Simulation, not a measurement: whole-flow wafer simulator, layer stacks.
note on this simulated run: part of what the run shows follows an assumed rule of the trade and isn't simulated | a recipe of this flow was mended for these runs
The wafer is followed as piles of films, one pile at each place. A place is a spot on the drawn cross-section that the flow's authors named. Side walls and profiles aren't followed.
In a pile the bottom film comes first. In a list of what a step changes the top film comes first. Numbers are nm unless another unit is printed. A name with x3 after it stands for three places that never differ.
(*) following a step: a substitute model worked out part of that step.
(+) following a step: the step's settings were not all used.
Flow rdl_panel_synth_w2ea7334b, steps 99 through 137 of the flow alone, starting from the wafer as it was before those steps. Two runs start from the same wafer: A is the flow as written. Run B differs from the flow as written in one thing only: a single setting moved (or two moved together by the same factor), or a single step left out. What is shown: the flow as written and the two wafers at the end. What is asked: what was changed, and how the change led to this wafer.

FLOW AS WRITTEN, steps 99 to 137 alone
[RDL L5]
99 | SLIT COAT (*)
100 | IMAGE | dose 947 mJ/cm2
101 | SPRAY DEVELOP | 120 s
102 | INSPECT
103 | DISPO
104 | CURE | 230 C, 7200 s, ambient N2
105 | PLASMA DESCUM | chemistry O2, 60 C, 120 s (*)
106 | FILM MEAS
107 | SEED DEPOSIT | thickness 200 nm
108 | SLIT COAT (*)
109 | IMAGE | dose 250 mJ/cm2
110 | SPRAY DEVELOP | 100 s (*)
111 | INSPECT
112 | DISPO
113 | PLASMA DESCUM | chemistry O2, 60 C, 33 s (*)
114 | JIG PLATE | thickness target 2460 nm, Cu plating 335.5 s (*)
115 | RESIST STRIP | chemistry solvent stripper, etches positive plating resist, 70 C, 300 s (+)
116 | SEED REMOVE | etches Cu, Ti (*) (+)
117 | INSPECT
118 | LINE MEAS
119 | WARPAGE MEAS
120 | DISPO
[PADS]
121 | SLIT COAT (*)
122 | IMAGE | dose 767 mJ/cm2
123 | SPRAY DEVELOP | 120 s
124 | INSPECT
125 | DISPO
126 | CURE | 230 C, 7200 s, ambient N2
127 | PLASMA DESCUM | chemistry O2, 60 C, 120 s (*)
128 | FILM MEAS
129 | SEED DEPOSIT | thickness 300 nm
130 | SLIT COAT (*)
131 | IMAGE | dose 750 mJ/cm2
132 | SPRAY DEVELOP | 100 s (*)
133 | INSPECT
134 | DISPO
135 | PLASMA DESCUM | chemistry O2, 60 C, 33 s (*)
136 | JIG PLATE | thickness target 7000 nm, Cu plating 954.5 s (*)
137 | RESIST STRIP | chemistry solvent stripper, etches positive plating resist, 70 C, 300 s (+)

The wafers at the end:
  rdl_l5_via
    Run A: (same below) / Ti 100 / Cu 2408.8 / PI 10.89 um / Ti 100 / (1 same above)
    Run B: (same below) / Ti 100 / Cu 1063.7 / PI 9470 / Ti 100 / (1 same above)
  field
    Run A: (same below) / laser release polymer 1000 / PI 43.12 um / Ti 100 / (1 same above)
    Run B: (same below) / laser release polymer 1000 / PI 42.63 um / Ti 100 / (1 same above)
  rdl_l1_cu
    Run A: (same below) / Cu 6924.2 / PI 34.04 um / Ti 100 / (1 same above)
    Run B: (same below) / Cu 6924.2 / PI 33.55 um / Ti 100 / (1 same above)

Cause: step 114, JIG PLATE: Cu plating 152.7 s was run, while the flow as written has Cu plating 335.5 s.

How this came from the change, step by step:
  114 | JIG PLATE | thickness target 2460 nm, Cu plating 335.5 s (*)
      rdl_l5_cu, rdl_l5_land, rdl_l5_via, pads_land, pads_via: A +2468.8 Cu | B +1123.7 Cu
  121 | SLIT COAT (*)
      rdl_l5_via: A +10.89 um PI (new film) | B +9470 PI (new film)
      field: A +5893.8 PI | B +5402.5 PI
      (also at 23 further places)
  130 | SLIT COAT (*)
      rdl_l2_cu, rdl_l2_space: A +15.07 um ILINE-POS-THICK-GRADE-A (new film) | B +15.08 um ILINE-POS-THICK-GRADE-A (new film)
      rdl_l2_land: A +14.93 um ILINE-POS-THICK-GRADE-A (new film) | B +14.92 um ILINE-POS-THICK-GRADE-A (new film)
      (also at 9 further places)
  132 | SPRAY DEVELOP | 100 s (*)
      pads_cu: A -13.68 um ILINE-POS-THICK-GRADE-A (all of it) | B -13.61 um ILINE-POS-THICK-GRADE-A (all of it)
      pads_land: A -13.11 um ILINE-POS-THICK-GRADE-A (all of it) | B -13.23 um ILINE-POS-THICK-GRADE-A (all of it)
      (also at 1 further place)
  136 | JIG PLATE | thickness target 7000 nm, Cu plating 954.5 s (*)
      pads_via: A +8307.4 Cu | B +8486.1 Cu
  137 | RESIST STRIP | chemistry solvent stripper, etches positive plating resist, 70 C, 300 s (+)
      rdl_l2_land: A -14.9 um ILINE-POS-THICK-GRADE-A (all of it) | B -14.89 um ILINE-POS-THICK-GRADE-A (all of it)
      rdl_l2_via: A -14.86 um ILINE-POS-THICK-GRADE-A (all of it) | B -14.85 um ILINE-POS-THICK-GRADE-A (all of it)
      (also at 5 further places)
